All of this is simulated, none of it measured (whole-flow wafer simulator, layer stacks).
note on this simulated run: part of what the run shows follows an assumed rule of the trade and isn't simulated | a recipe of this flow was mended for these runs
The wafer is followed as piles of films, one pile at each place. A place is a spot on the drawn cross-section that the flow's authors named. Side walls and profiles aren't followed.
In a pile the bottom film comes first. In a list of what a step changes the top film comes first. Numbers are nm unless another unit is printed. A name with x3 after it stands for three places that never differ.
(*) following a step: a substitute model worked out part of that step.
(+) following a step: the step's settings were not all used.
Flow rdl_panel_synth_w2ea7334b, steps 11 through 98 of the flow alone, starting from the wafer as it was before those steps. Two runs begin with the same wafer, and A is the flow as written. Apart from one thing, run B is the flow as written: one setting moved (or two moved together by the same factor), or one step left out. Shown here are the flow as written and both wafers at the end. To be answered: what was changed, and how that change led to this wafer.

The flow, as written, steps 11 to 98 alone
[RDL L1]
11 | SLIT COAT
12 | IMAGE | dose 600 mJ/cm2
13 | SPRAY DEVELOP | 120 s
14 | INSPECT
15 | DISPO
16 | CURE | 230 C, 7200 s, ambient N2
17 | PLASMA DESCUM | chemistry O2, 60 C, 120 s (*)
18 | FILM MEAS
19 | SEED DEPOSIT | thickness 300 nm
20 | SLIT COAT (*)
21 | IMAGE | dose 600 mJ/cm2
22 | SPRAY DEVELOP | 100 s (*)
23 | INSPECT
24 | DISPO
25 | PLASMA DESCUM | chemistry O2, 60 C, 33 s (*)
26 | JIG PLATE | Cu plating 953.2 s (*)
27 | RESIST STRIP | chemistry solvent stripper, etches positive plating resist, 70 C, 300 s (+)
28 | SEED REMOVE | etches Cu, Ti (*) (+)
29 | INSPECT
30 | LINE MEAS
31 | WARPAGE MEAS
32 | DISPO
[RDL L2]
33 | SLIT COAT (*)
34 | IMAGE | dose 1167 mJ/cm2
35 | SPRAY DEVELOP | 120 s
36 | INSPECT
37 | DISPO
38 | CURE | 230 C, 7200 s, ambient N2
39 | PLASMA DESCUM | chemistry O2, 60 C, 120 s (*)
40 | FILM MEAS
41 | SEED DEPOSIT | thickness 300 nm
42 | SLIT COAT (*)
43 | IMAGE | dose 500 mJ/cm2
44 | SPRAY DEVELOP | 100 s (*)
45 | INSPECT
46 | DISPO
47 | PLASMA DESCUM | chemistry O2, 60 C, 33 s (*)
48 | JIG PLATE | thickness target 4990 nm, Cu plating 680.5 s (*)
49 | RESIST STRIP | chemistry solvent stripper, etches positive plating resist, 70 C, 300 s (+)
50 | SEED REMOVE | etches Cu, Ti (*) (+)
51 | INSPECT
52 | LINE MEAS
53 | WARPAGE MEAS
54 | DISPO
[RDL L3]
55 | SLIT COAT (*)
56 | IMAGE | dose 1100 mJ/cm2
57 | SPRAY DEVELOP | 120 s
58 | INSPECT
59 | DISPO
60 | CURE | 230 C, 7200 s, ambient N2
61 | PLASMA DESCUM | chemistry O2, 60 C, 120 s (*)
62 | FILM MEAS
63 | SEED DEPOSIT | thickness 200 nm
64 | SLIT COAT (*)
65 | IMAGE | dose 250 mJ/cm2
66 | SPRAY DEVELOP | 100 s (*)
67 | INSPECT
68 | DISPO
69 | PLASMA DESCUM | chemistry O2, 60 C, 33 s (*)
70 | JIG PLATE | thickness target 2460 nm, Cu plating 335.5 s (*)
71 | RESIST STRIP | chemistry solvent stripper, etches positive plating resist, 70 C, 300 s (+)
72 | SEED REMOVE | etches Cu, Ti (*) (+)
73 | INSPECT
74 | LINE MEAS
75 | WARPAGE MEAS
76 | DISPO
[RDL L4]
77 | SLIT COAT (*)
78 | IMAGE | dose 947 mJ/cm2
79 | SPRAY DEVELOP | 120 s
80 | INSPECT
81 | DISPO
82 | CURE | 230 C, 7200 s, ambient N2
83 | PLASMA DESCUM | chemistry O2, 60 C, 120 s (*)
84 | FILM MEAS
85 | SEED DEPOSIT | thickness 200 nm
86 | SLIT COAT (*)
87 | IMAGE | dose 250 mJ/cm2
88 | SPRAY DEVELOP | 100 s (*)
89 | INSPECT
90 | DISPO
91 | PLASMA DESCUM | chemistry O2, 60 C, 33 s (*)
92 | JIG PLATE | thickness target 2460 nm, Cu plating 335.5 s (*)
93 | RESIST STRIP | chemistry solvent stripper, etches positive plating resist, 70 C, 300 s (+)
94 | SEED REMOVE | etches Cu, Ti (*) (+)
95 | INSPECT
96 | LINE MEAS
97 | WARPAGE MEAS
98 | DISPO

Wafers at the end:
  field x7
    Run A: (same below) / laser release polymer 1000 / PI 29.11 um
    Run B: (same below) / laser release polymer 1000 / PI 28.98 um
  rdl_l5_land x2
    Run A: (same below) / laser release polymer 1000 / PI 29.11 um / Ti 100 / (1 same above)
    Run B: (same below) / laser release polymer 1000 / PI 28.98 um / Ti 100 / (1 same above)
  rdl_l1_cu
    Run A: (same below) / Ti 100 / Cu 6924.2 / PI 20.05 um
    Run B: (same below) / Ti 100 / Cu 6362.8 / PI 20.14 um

Cause: step 26, JIG PLATE: Cu plating 876.9 s was run, though the flow has Cu plating 953.2 s.

The path from the change to this, step by step:
  26 | JIG PLATE | Cu plating 953.2 s (*)
      rdl_l1_cu, rdl_l1_via, rdl_l1_rim, rdl_l2_land, rdl_l2_via: A +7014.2 Cu | B +6452.8 Cu
  33 | SLIT COAT (*)
      rdl_l1_space: A +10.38 um PI | B +9995.9 PI
      rdl_l2_cu, rdl_l2_space: A +9908.1 PI | B +9623.1 PI
  42 | SLIT COAT (*)
      rdl_l2_cu, rdl_l2_space: A +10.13 um ILINE-POS-THICK-GRADE-A (new film) | B +10.06 um ILINE-POS-THICK-GRADE-A (new film)
      rdl_l1_space: A +10.52 um ILINE-POS-THICK-GRADE-A (new film) | B +10.45 um ILINE-POS-THICK-GRADE-A (new film)
      (also at 2 further places)
  44 | SPRAY DEVELOP | 100 s (*)
      rdl_l2_cu: A -10.13 um ILINE-POS-THICK-GRADE-A (all of it) | B -10.06 um ILINE-POS-THICK-GRADE-A (all of it)
      rdl_l2_via: A -12.5 um ILINE-POS-THICK-GRADE-A (all of it) | B -12.59 um ILINE-POS-THICK-GRADE-A (all of it)
  49 | RESIST STRIP | chemistry solvent stripper, etches positive plating resist, 70 C, 300 s (+)
      rdl_l1_space: A -10.49 um ILINE-POS-THICK-GRADE-A (all of it) | B -10.42 um ILINE-POS-THICK-GRADE-A (all of it)
      rdl_l1_via: A -10.05 um ILINE-POS-THICK-GRADE-A (all of it) | B -10.12 um ILINE-POS-THICK-GRADE-A (all of it)
      (also at 1 further place)
  55 | SLIT COAT (*)
      rdl_l2_space: A +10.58 um PI | B +10.51 um PI
      rdl_l2_via: A +10.74 um PI (new film) | B +10.82 um PI (new film)
